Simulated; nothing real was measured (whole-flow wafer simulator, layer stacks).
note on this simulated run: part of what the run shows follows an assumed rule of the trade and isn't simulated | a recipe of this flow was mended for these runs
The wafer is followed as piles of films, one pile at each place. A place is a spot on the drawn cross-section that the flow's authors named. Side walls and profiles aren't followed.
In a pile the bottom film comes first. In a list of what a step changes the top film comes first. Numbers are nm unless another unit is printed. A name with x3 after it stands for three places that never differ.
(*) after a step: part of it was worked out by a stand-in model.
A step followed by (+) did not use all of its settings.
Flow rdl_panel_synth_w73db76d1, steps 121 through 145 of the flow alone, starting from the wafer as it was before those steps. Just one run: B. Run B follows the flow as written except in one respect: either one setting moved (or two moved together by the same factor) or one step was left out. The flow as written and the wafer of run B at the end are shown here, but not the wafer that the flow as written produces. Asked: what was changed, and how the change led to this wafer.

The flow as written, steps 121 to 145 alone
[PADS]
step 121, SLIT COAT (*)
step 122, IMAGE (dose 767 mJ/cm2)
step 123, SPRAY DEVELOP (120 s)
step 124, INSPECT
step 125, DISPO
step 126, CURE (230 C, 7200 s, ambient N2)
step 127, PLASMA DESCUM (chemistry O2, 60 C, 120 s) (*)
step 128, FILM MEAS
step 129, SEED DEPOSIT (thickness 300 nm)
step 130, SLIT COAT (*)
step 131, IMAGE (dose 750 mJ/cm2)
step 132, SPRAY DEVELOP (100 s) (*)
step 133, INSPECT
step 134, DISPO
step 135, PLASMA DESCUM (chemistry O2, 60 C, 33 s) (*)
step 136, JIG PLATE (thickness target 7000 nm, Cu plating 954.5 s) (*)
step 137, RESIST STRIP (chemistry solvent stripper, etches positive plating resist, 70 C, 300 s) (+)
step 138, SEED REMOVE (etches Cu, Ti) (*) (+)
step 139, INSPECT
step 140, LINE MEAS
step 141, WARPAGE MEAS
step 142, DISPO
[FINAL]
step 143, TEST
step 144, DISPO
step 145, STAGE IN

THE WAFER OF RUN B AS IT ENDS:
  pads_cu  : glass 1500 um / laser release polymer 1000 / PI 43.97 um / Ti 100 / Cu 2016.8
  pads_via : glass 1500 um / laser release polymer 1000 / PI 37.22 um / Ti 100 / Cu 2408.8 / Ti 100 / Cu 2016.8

What caused this: step 136, JIG PLATE: Cu plating 286.3 s was run, though the flow has Cu plating 954.5 s.

Step by step, how the change led to this:
  step 136, JIG PLATE (thickness target 7000 nm, Cu plating 954.5 s) (*)
      pads_cu, pads_land: Cu gains 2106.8 (in the flow as written it would be: Cu gains 7023.8)
      pads_via: Cu gains 2106.8 (in the flow as written it would be: Cu gains 8307.4)
